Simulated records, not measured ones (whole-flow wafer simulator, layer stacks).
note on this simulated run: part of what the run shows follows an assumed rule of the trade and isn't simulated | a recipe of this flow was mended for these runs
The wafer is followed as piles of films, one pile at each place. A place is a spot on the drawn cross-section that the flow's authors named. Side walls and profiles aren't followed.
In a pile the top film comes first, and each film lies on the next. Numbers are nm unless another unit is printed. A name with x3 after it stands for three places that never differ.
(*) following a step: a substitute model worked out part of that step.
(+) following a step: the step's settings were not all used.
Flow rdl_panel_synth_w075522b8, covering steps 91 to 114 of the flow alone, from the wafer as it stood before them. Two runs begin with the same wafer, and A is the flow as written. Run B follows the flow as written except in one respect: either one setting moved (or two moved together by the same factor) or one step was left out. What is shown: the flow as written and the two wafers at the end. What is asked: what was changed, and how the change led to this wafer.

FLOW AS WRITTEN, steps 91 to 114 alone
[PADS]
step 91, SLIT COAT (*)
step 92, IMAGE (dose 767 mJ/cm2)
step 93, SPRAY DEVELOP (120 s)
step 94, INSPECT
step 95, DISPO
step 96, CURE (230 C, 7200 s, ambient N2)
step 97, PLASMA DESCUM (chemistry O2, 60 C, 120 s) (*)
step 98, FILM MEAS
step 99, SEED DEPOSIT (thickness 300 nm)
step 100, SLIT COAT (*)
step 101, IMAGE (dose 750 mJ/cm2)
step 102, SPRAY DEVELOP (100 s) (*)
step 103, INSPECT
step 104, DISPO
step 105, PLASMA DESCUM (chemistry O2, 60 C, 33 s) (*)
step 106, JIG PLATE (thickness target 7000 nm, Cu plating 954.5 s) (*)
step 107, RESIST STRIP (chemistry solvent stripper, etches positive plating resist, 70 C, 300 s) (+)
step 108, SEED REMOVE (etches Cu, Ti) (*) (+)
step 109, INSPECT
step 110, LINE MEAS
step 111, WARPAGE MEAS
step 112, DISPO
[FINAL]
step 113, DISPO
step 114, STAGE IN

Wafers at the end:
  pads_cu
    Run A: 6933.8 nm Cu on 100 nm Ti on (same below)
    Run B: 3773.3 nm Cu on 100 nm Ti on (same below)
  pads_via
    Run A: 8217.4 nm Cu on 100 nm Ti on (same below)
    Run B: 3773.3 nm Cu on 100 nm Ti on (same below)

What caused this: step 106, JIG PLATE: Cu plating 525 s was run, whereas the flow has Cu plating 954.5 s.

How this came from the change, step by step:
  step 106, JIG PLATE (thickness target 7000 nm, Cu plating 954.5 s) (*)
      pads_cu, pads_land: A +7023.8 Cu | B +3863.3 Cu
      pads_via: A +8307.4 Cu | B +3863.3 Cu
